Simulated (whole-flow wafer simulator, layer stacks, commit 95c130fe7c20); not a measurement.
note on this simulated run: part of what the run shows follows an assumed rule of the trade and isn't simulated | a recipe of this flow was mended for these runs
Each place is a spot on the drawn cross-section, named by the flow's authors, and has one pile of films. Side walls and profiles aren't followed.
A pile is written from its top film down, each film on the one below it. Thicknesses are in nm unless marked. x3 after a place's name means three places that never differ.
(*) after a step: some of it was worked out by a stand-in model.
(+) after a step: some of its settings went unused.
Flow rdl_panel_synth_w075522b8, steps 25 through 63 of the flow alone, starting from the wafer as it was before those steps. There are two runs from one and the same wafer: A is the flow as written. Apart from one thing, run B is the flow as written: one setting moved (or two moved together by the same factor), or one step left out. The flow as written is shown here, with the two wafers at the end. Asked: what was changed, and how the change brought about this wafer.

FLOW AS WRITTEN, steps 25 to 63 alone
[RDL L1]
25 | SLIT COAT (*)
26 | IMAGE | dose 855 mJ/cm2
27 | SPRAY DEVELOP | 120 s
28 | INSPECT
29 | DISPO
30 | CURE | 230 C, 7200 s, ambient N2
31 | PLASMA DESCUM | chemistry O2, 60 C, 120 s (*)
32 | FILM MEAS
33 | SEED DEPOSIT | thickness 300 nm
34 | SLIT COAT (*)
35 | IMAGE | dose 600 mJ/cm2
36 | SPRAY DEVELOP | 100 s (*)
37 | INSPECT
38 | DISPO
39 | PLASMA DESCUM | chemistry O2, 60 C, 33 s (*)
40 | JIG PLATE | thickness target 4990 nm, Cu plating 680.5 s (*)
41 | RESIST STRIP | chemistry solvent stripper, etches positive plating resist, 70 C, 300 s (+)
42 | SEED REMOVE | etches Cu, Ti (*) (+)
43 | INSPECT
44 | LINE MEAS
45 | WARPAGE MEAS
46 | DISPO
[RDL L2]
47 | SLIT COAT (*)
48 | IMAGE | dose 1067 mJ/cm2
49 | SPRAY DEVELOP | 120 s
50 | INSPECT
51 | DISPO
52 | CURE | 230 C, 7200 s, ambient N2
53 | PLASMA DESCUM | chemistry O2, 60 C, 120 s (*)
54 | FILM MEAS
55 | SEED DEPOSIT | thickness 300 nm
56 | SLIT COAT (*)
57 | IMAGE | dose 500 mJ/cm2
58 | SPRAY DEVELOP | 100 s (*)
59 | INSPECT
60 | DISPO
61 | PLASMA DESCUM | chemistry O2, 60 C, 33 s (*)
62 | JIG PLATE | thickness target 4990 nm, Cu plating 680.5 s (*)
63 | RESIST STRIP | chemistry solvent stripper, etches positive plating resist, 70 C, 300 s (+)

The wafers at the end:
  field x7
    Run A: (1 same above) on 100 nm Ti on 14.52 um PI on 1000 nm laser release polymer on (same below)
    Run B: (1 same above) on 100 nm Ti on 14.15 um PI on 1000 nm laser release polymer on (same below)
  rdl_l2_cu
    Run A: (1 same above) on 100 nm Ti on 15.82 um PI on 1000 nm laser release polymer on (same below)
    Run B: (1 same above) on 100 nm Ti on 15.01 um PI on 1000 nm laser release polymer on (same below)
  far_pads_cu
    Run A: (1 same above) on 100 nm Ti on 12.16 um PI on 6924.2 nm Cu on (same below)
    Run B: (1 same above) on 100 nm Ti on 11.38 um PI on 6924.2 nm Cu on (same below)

The reason: step 40, JIG PLATE: Cu plating 456.6 s was run, whereas the flow has Cu plating 680.5 s.

Step by step, how the change led to this:
  40 | JIG PLATE | thickness target 4990 nm, Cu plating 680.5 s (*)
      rdl_l1_cu, rdl_l1_land, rdl_l1_via, rdl_l1_rim, rdl_l2_land, rdl_l2_via: A Cu gains 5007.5 | B Cu gains 3360
  47 | SLIT COAT (*)
      field x7, rdl_l2_rim x3: A PI gains 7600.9 | B PI gains 7231.2
      rdl_l2_cu, rdl_l2_space: A PI gains 8899.9 | B PI gains 8093.5
      (and at 5 other places as well)
  56 | SLIT COAT (*)
      rdl_l2_cu, rdl_l2_space: A ILINE-POS-THICK-GRADE-A gains 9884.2 (new film) | B ILINE-POS-THICK-GRADE-A gains 9671 (new film)
      far_pads_cu: A ILINE-POS-THICK-GRADE-A gains 9933.1 (new film) | B ILINE-POS-THICK-GRADE-A gains 9722.9 (new film)
      (and at 6 other places as well)
  58 | SPRAY DEVELOP | 100 s (*)
      rdl_l2_cu: A ILINE-POS-THICK-GRADE-A loses 9884.2 (all of it) | B ILINE-POS-THICK-GRADE-A loses 9671 (all of it)
      rdl_l2_land: A ILINE-POS-THICK-GRADE-A loses 7416.3 (all of it) | B ILINE-POS-THICK-GRADE-A loses 7659.1 (all of it)
      (and at 1 other place as well)
  63 | RESIST STRIP | chemistry solvent stripper, etches positive plating resist, 70 C, 300 s (+)
      far_pads_cu: A ILINE-POS-THICK-GRADE-A loses 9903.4 (all of it) | B ILINE-POS-THICK-GRADE-A loses 9693.2 (all of it)
      rdl_l1_cu: A ILINE-POS-THICK-GRADE-A loses 10.01 um (all of it) | B ILINE-POS-THICK-GRADE-A loses 10.15 um (all of it)
      (and at 4 other places as well)
